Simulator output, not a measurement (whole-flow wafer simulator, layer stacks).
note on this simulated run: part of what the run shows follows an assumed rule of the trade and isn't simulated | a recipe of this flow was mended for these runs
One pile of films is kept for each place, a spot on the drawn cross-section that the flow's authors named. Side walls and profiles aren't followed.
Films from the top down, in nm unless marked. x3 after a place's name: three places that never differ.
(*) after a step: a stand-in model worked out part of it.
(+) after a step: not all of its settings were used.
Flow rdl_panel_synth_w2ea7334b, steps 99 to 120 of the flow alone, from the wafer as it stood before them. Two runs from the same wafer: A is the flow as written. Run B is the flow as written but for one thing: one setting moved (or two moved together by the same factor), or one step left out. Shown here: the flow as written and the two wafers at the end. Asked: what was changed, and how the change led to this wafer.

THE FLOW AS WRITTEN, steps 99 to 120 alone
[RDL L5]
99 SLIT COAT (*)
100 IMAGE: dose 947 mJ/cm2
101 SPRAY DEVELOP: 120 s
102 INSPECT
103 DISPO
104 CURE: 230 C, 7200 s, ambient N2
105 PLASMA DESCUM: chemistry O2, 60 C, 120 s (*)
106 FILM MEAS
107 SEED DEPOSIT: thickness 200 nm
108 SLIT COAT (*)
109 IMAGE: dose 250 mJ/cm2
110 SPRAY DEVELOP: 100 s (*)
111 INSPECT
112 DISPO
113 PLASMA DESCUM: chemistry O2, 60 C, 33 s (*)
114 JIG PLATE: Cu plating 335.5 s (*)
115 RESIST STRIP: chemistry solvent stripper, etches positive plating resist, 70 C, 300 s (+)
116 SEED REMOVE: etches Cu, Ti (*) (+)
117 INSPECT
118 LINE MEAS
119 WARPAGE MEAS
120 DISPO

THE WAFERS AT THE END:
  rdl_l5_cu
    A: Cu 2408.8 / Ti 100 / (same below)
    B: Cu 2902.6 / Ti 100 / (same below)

The cause: step 114, JIG PLATE: Cu plating 402.6 s was run, where the flow has Cu plating 335.5 s.

How the change led to this, step by step:
  114 JIG PLATE: Cu plating 335.5 s (*)
      rdl_l5_cu, rdl_l5_land, rdl_l5_via, pads_land x2: A Cu +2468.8 | B Cu +2962.6
